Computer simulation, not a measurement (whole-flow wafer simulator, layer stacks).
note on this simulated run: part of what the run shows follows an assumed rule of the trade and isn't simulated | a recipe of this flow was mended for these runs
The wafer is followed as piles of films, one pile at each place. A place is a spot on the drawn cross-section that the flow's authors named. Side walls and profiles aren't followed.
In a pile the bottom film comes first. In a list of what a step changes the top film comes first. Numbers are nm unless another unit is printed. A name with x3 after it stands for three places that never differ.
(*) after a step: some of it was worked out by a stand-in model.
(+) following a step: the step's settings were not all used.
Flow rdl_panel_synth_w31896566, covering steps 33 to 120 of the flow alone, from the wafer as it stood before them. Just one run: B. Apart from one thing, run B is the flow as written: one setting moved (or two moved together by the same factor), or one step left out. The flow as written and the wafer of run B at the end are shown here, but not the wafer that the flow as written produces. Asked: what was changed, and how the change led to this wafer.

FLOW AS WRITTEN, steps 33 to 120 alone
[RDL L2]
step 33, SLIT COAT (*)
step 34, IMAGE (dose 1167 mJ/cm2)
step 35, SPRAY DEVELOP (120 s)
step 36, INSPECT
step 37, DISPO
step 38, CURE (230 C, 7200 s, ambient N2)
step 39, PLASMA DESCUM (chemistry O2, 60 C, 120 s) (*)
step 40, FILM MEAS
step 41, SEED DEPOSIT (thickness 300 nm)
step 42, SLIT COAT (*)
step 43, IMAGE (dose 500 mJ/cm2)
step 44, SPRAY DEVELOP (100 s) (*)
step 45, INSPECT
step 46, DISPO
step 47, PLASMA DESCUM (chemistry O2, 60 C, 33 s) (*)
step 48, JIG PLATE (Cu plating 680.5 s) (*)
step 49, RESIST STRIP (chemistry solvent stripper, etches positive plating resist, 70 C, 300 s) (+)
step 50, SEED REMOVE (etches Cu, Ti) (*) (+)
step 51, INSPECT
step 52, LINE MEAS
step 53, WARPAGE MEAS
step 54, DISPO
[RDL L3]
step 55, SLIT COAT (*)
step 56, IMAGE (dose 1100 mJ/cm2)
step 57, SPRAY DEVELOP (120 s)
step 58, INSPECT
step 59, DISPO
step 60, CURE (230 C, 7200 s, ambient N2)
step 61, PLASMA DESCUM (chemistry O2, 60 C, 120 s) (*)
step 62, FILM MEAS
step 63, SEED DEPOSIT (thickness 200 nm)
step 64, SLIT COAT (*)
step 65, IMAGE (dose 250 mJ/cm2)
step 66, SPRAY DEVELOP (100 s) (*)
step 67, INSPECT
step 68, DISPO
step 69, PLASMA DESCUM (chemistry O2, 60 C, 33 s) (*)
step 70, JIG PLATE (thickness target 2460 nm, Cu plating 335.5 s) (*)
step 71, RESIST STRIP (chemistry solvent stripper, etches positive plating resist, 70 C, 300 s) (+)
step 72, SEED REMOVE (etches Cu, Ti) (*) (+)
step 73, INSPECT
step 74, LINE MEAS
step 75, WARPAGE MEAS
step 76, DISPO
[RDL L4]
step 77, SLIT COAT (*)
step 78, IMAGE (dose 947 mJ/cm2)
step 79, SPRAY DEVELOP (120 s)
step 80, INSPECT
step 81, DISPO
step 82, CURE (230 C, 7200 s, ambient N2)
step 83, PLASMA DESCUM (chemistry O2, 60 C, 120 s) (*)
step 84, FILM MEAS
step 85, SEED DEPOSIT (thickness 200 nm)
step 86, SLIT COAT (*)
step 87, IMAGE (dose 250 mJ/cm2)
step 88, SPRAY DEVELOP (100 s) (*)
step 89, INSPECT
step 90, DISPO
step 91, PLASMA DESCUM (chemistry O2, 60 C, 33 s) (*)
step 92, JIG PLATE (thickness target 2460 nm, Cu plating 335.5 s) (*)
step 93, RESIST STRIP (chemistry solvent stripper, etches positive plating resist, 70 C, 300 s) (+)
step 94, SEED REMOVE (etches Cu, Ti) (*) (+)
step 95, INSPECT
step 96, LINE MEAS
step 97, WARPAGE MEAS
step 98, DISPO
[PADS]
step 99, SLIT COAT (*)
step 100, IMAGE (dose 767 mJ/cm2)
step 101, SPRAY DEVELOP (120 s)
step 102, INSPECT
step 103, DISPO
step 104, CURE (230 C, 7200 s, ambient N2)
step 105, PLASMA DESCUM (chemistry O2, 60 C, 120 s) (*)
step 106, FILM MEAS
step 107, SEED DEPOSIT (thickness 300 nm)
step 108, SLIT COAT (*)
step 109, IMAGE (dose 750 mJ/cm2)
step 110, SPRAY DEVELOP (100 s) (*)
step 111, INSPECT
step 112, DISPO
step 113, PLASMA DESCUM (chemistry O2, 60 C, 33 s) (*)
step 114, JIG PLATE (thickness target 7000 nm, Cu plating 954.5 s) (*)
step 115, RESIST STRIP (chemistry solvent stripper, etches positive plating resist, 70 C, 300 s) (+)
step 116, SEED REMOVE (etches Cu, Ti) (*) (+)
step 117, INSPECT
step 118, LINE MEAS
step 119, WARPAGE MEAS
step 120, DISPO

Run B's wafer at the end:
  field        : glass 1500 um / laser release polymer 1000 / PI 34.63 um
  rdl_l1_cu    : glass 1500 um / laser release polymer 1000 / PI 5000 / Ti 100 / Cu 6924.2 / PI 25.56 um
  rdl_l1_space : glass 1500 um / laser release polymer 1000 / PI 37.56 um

What caused this: step 48, JIG PLATE: Cu plating 517.2 s was run, whereas the flow has Cu plating 680.5 s.

The path from the change to this, step by step:
  step 48, JIG PLATE (Cu plating 680.5 s) (*)
      rdl_l2_cu, rdl_l2_land, rdl_l2_via, rdl_l2_rim, rdl_l3_land, rdl_l3_via: Cu gains 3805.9 (in the flow as written it would be: Cu gains 5007.5)
  step 55, SLIT COAT (*)
      rdl_l2_space: PI gains 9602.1 (in the flow as written it would be: PI gains 10.58 um)
      field, rdl_l4_cu, rdl_l4_space and 6 more: PI gains 7563.3 (in the flow as written it would be: PI gains 7936.4)
      (also at 10 further places)
  step 64, SLIT COAT (*)
      rdl_l2_space: ILINE-POS-THICK-GRADE-A gains 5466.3 (new film) (in the flow as written it would be: ILINE-POS-THICK-GRADE-A gains 5624.6 (new film))
      rdl_l1_rim: ILINE-POS-THICK-GRADE-A gains 4897.2 (new film) (in the flow as written it would be: ILINE-POS-THICK-GRADE-A gains 5077.5 (new film))
      (also at 3 further places)
  step 66, SPRAY DEVELOP (100 s) (*)
      rdl_l3_land: ILINE-POS-THICK-GRADE-A loses 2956 (all of it) (in the flow as written it would be: ILINE-POS-THICK-GRADE-A loses 2880.1 (all of it))
  step 71, RESIST STRIP (chemistry solvent stripper, etches positive plating resist, 70 C, 300 s) (+)
      rdl_l2_space: ILINE-POS-THICK-GRADE-A loses 5436.6 (all of it) (in the flow as written it would be: ILINE-POS-THICK-GRADE-A loses 5594.9 (all of it))
      rdl_l1_rim: ILINE-POS-THICK-GRADE-A loses 4867.5 (all of it) (in the flow as written it would be: ILINE-POS-THICK-GRADE-A loses 5047.8 (all of it))
      (also at 2 further places)
  step 77, SLIT COAT (*)
      rdl_l1_rim: PI gains 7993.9 (in the flow as written it would be: PI gains 8189.4)
      rdl_l2_via: PI gains 7867.3 (in the flow as written it would be: PI gains 7515)
      (also at 2 further places)
  step 86, SLIT COAT (*)
      rdl_l2_via: ILINE-POS-THICK-GRADE-A gains 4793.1 (new film) (in the flow as written it would be: ILINE-POS-THICK-GRADE-A gains 4655.1 (new film))
  step 93, RESIST STRIP (chemistry solvent stripper, etches positive plating resist, 70 C, 300 s) (+)
      rdl_l2_via: ILINE-POS-THICK-GRADE-A loses 4763.4 (all of it) (in the flow as written it would be: ILINE-POS-THICK-GRADE-A loses 4625.4 (all of it))
  step 99, SLIT COAT (*)
      rdl_l2_via: PI gains 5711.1 (in the flow as written it would be: PI gains 5584.8)
  step 108, SLIT COAT (*)
      rdl_l2_cu, rdl_l2_space: ILINE-POS-THICK-GRADE-A gains 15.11 um (new film) (in the flow as written it would be: ILINE-POS-THICK-GRADE-A gains 15.16 um (new film))
      rdl_l1_rim: ILINE-POS-THICK-GRADE-A gains 14.97 um (new film) (in the flow as written it would be: ILINE-POS-THICK-GRADE-A gains 14.98 um (new film))
      (also at 6 further places)
  step 115, RESIST STRIP (chemistry solvent stripper, etches positive plating resist, 70 C, 300 s) (+)
      rdl_l2_cu, rdl_l2_space: ILINE-POS-THICK-GRADE-A loses 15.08 um (all of it) (in the flow as written it would be: ILINE-POS-THICK-GRADE-A loses 15.13 um (all of it))
      rdl_l1_rim: ILINE-POS-THICK-GRADE-A loses 14.94 um (all of it) (in the flow as written it would be: ILINE-POS-THICK-GRADE-A loses 14.95 um (all of it))
      (also at 6 further places)
